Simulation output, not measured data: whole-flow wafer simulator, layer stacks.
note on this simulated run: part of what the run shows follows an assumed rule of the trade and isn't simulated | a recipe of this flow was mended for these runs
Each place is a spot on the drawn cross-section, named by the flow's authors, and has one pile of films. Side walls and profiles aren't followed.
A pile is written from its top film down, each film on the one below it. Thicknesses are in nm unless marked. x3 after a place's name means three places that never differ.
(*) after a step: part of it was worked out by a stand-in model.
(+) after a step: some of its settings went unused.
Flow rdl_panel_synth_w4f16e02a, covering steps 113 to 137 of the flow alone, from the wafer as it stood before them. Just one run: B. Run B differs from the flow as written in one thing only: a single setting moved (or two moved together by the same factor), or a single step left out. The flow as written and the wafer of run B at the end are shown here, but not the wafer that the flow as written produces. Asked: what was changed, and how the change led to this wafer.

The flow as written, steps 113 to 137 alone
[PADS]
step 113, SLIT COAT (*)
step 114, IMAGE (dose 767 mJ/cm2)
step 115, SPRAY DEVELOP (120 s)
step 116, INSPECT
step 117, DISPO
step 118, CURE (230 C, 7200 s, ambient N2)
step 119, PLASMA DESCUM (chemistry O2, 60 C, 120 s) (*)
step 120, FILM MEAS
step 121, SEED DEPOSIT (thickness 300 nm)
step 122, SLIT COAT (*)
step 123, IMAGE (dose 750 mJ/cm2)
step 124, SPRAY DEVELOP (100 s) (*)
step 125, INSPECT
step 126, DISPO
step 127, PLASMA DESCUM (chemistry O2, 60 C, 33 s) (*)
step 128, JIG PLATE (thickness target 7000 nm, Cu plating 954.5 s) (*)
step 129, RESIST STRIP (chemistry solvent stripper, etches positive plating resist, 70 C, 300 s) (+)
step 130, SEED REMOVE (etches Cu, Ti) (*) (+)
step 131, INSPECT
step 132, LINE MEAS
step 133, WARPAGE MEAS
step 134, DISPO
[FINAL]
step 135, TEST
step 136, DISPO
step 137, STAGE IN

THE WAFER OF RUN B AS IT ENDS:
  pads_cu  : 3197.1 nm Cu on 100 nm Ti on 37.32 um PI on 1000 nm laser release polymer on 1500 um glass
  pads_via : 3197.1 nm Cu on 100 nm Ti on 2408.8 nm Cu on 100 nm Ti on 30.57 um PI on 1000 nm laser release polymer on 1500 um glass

The reason: step 128, JIG PLATE: Cu plating 446.7 s was run, while the flow as written has Cu plating 954.5 s.

How this came from the change, step by step:
  step 128, JIG PLATE (thickness target 7000 nm, Cu plating 954.5 s) (*)
      pads_cu, pads_land: Cu gains 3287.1 (it would be, as written: Cu gains 7023.8)
      pads_via: Cu gains 3287.1 (it would be, as written: Cu gains 8307.4)
